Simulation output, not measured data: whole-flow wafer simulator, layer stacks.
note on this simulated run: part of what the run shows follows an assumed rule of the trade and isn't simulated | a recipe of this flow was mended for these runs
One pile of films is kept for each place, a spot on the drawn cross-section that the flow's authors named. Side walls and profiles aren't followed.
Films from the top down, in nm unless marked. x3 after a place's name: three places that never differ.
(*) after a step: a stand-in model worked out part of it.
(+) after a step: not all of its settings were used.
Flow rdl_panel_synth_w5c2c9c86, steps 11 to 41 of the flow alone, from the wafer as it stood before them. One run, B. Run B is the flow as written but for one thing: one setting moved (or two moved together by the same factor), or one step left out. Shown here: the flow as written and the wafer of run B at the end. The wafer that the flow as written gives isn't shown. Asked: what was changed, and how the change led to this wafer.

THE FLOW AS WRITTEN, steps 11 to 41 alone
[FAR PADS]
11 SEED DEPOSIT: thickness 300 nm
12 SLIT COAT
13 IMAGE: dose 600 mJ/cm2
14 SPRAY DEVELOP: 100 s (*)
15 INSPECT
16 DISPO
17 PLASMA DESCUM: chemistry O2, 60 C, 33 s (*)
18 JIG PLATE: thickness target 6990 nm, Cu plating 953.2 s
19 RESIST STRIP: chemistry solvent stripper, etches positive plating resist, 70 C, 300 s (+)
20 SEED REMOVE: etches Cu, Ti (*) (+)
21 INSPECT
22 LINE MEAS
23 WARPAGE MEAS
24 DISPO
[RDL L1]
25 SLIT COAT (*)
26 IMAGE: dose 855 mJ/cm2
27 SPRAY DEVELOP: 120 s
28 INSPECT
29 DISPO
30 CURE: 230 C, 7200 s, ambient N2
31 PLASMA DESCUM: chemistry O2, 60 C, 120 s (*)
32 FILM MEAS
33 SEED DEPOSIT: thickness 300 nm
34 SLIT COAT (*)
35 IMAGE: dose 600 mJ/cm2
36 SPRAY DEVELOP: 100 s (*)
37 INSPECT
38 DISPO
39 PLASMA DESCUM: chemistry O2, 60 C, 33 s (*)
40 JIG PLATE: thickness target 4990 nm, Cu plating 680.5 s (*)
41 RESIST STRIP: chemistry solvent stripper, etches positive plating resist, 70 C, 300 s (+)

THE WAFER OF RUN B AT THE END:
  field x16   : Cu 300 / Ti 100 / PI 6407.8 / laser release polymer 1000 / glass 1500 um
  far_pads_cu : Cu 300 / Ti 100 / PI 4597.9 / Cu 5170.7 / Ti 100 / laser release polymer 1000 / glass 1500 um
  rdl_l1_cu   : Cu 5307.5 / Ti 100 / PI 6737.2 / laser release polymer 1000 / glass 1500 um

The cause: step 18, JIG PLATE: Cu plating 714.9 s was run, where the flow has Cu plating 953.2 s.

How the change led to this, step by step:
  18 JIG PLATE: thickness target 6990 nm, Cu plating 953.2 s
      far_pads_cu, rdl_l1_land, rdl_l1_via: Cu +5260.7 (as written it would be: Cu +7014.2)
  25 SLIT COAT (*)
      field x16, rdl_l1_rim x3: PI +6407.8 (new film) (as written it would be: PI +6915.1 (new film))
      far_pads_cu: PI +4597.9 (new film) (as written it would be: PI +4450.5 (new film))
      (and at 2 more places)
  34 SLIT COAT (*)
      rdl_l1_land: ILINE-POS-THICK-GRADE-A +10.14 um (new film) (as written it would be: ILINE-POS-THICK-GRADE-A +9677 (new film))
      far_pads_cu: ILINE-POS-THICK-GRADE-A +10.77 um (new film) (as written it would be: ILINE-POS-THICK-GRADE-A +10.3 um (new film))
      (and at 3 more places)
  36 SPRAY DEVELOP: 100 s (*)
      rdl_l1_land: ILINE-POS-THICK-GRADE-A -10.14 um (all of it) (as written it would be: ILINE-POS-THICK-GRADE-A -9677 (all of it))
      rdl_l1_cu: ILINE-POS-THICK-GRADE-A -12.54 um (all of it) (as written it would be: ILINE-POS-THICK-GRADE-A -12.38 um (all of it))
      (and at 1 more place)
  41 RESIST STRIP: chemistry solvent stripper, etches positive plating resist, 70 C, 300 s (+)
      far_pads_cu: ILINE-POS-THICK-GRADE-A -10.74 um (all of it) (as written it would be: ILINE-POS-THICK-GRADE-A -10.27 um (all of it))
      rdl_l1_space: ILINE-POS-THICK-GRADE-A -12.55 um (all of it) (as written it would be: ILINE-POS-THICK-GRADE-A -12.36 um (all of it))
